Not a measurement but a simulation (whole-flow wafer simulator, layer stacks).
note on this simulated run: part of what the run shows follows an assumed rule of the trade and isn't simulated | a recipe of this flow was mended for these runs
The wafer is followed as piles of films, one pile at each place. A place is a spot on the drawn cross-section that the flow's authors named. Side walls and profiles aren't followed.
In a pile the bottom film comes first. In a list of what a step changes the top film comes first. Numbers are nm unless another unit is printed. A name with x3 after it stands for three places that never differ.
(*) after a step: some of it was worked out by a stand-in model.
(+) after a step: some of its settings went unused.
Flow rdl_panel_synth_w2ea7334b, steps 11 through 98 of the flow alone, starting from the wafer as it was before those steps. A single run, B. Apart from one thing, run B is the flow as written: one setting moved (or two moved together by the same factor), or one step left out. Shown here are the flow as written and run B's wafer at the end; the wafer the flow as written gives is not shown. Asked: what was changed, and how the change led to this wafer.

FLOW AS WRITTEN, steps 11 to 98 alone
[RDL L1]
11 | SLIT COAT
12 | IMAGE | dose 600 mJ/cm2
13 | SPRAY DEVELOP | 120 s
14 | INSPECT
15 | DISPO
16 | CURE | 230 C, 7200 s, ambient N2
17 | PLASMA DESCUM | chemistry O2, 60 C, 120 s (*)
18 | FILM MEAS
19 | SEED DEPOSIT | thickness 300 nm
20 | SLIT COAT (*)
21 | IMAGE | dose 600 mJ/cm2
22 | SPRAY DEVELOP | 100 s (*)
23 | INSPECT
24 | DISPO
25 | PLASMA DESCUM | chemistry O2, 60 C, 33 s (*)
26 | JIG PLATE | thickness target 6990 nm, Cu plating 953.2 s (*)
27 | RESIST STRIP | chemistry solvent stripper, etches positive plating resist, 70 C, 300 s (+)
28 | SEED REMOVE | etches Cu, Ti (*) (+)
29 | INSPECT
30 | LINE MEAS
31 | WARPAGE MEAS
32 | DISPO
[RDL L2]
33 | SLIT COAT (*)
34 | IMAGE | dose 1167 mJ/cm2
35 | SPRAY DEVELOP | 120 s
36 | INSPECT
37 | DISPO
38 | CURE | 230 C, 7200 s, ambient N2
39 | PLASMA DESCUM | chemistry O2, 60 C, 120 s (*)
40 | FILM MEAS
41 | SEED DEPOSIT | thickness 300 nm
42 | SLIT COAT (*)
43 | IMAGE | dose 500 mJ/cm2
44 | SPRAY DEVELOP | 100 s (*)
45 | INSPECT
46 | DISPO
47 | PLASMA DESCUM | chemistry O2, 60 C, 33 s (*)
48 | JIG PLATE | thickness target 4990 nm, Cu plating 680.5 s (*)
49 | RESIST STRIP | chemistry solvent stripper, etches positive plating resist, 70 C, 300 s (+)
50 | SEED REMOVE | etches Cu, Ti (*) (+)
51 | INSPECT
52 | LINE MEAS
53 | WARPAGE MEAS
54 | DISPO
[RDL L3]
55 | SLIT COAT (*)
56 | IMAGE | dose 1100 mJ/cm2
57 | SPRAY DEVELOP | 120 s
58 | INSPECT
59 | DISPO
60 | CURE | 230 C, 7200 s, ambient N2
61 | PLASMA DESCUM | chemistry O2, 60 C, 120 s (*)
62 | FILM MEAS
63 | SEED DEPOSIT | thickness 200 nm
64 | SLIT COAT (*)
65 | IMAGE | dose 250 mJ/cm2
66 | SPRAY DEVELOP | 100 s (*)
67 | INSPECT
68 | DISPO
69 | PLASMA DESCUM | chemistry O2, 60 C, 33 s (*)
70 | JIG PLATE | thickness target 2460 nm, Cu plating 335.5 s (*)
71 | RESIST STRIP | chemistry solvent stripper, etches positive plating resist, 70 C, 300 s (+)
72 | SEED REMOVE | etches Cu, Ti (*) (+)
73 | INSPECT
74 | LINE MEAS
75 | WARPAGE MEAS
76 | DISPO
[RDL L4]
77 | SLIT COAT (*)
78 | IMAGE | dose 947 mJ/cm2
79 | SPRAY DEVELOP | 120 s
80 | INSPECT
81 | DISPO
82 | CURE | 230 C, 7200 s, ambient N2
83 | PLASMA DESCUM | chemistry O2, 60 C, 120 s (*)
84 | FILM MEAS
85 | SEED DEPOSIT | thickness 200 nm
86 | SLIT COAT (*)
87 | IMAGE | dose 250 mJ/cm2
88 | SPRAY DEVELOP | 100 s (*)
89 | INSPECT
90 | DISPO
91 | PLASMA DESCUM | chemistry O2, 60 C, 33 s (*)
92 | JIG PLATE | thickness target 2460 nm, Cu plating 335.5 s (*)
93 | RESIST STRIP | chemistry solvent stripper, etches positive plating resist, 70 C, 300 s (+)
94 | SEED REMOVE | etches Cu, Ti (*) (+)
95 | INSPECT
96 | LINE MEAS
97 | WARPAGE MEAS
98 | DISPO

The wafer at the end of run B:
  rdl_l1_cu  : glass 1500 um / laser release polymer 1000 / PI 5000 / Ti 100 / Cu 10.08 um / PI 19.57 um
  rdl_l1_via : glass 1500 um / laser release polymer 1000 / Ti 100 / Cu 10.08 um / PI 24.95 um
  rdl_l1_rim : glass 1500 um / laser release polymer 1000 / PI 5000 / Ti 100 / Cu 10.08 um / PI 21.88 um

Cause: step 26, JIG PLATE: Cu plating 1382 s was run, whereas the flow has Cu plating 953.2 s.

Step by step, how the change led to this:
  26 | JIG PLATE | thickness target 6990 nm, Cu plating 953.2 s (*)
      rdl_l1_cu, rdl_l1_via, rdl_l1_rim, rdl_l2_land, rdl_l2_via: +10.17 um Cu (in the flow as written it would be: +7014.2 Cu)
  33 | SLIT COAT (*)
      rdl_l2_cu, rdl_l2_space: +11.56 um PI (in the flow as written it would be: +9908.1 PI)
      field x7, rdl_l3_cu, rdl_l3_space and 9 more: +8815.5 PI (in the flow as written it would be: +8062.5 PI)
      (and at 5 other places as well)
  42 | SLIT COAT (*)
      rdl_l1_via: +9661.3 ILINE-POS-THICK-GRADE-A (new film) (in the flow as written it would be: +10.08 um ILINE-POS-THICK-GRADE-A (new film))
      rdl_l2_cu, rdl_l2_space: +10.47 um ILINE-POS-THICK-GRADE-A (new film) (in the flow as written it would be: +10.13 um ILINE-POS-THICK-GRADE-A (new film))
      (and at 4 other places as well)
  44 | SPRAY DEVELOP | 100 s (*)
      rdl_l2_cu: -10.47 um ILINE-POS-THICK-GRADE-A (all of it) (in the flow as written it would be: -10.13 um ILINE-POS-THICK-GRADE-A (all of it))
      rdl_l2_land: -6744.9 ILINE-POS-THICK-GRADE-A (all of it) (in the flow as written it would be: -7139.5 ILINE-POS-THICK-GRADE-A (all of it))
      (and at 1 other place as well)
  49 | RESIST STRIP | chemistry solvent stripper, etches positive plating resist, 70 C, 300 s (+)
      rdl_l1_via: -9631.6 ILINE-POS-THICK-GRADE-A (all of it) (in the flow as written it would be: -10.05 um ILINE-POS-THICK-GRADE-A (all of it))
      rdl_l1_space: -10.87 um ILINE-POS-THICK-GRADE-A (all of it) (in the flow as written it would be: -10.49 um ILINE-POS-THICK-GRADE-A (all of it))
      (and at 2 other places as well)
  55 | SLIT COAT (*)
      rdl_l1_space: +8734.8 PI (in the flow as written it would be: +8409.5 PI)
      rdl_l1_via: +7657.1 PI (in the flow as written it would be: +8010.4 PI)
      (and at 5 other places as well)
  64 | SLIT COAT (*)
      rdl_l1_space: +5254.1 ILINE-POS-THICK-GRADE-A (new film) (in the flow as written it would be: +5109.9 ILINE-POS-THICK-GRADE-A (new film))
      rdl_l1_via: +4774.3 ILINE-POS-THICK-GRADE-A (new film) (in the flow as written it would be: +4989.6 ILINE-POS-THICK-GRADE-A (new film))
      (and at 4 other places as well)
  71 | RESIST STRIP | chemistry solvent stripper, etches positive plating resist, 70 C, 300 s (+)
      rdl_l1_space: -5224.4 ILINE-POS-THICK-GRADE-A (all of it) (in the flow as written it would be: -5080.2 ILINE-POS-THICK-GRADE-A (all of it))
      rdl_l1_via: -4744.6 ILINE-POS-THICK-GRADE-A (all of it) (in the flow as written it would be: -4959.9 ILINE-POS-THICK-GRADE-A (all of it))
      (and at 4 other places as well)
  77 | SLIT COAT (*)
      rdl_l1_via: +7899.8 PI (in the flow as written it would be: +8105.1 PI)
      rdl_l2_cu: +8545.1 PI (in the flow as written it would be: +8370 PI)
      (and at 2 other places as well)
  86 | SLIT COAT (*)
      rdl_l1_via: +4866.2 ILINE-POS-THICK-GRADE-A (new film) (in the flow as written it would be: +4984.5 ILINE-POS-THICK-GRADE-A (new film))
      rdl_l2_via: +4547.8 ILINE-POS-THICK-GRADE-A (new film) (in the flow as written it would be: +4655.1 ILINE-POS-THICK-GRADE-A (new film))
  93 | RESIST STRIP | chemistry solvent stripper, etches positive plating resist, 70 C, 300 s (+)
      rdl_l1_via: -4836.5 ILINE-POS-THICK-GRADE-A (all of it) (in the flow as written it would be: -4954.8 ILINE-POS-THICK-GRADE-A (all of it))
      rdl_l2_via: -4518.1 ILINE-POS-THICK-GRADE-A (all of it) (in the flow as written it would be: -4625.4 ILINE-POS-THICK-GRADE-A (all of it))
